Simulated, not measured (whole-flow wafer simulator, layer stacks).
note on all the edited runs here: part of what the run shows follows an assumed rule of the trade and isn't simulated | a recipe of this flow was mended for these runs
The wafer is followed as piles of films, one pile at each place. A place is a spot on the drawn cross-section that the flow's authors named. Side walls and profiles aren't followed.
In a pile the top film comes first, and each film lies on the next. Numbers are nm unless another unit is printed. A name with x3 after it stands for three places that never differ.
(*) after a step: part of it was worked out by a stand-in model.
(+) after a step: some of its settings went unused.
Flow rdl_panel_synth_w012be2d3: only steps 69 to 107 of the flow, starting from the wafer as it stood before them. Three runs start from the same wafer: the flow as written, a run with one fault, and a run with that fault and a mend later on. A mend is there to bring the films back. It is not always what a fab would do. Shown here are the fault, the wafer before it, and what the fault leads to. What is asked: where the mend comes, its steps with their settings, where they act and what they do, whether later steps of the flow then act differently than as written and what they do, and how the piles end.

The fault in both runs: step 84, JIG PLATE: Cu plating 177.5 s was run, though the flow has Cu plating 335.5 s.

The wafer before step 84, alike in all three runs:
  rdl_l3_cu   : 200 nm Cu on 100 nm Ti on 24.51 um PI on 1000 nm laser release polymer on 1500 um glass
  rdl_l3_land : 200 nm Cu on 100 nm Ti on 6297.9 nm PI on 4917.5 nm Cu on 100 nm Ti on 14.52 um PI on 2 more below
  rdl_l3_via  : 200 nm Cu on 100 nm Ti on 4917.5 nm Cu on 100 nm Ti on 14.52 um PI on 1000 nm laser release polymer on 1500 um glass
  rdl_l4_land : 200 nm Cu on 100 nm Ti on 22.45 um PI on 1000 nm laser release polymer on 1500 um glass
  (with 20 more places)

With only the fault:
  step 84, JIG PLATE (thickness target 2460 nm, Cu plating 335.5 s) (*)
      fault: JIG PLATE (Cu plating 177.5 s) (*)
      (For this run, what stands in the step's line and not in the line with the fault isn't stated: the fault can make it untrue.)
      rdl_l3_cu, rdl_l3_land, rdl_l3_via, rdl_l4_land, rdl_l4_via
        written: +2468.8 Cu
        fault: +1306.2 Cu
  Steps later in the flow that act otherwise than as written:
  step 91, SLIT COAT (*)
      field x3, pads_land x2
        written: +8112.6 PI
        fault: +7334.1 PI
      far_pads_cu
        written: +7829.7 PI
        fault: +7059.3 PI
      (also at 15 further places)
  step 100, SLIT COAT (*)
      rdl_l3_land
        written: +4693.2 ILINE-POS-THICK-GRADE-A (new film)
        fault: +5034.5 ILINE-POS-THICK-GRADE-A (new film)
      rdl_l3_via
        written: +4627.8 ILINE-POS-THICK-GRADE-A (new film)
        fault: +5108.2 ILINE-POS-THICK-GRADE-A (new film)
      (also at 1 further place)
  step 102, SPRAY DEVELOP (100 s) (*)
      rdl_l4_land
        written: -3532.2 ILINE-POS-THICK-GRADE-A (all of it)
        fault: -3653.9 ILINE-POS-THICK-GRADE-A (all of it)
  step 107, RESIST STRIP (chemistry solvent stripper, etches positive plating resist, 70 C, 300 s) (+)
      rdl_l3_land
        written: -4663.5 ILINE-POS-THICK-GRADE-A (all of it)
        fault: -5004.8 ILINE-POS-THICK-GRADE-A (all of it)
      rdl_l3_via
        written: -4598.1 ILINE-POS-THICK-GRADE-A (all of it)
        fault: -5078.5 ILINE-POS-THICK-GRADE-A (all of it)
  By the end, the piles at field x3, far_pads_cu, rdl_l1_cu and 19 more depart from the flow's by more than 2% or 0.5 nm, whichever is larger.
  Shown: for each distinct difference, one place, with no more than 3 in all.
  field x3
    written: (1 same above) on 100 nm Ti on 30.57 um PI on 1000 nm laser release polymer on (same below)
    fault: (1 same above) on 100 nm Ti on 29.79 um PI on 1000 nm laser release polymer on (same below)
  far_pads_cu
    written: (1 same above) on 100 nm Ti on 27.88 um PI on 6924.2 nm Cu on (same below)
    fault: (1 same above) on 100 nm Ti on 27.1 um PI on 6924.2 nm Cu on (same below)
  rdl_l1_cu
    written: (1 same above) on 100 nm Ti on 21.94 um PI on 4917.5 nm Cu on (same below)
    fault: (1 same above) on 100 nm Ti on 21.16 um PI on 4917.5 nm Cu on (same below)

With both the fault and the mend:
  After step 84 comes the mend.
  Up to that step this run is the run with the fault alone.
  step 84a, JIG PLATE (Cu plating 158 s) (*) (the flow's step 84 again, with other settings)
      rdl_l3_cu, rdl_l3_land, rdl_l3_via, rdl_l4_land, rdl_l4_via
        +1162.7 Cu
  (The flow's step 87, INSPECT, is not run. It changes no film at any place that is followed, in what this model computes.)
  Later steps of the flow that are run all act as written at every place that is followed.
  At every place that both follow, the piles at the end match the flow's.
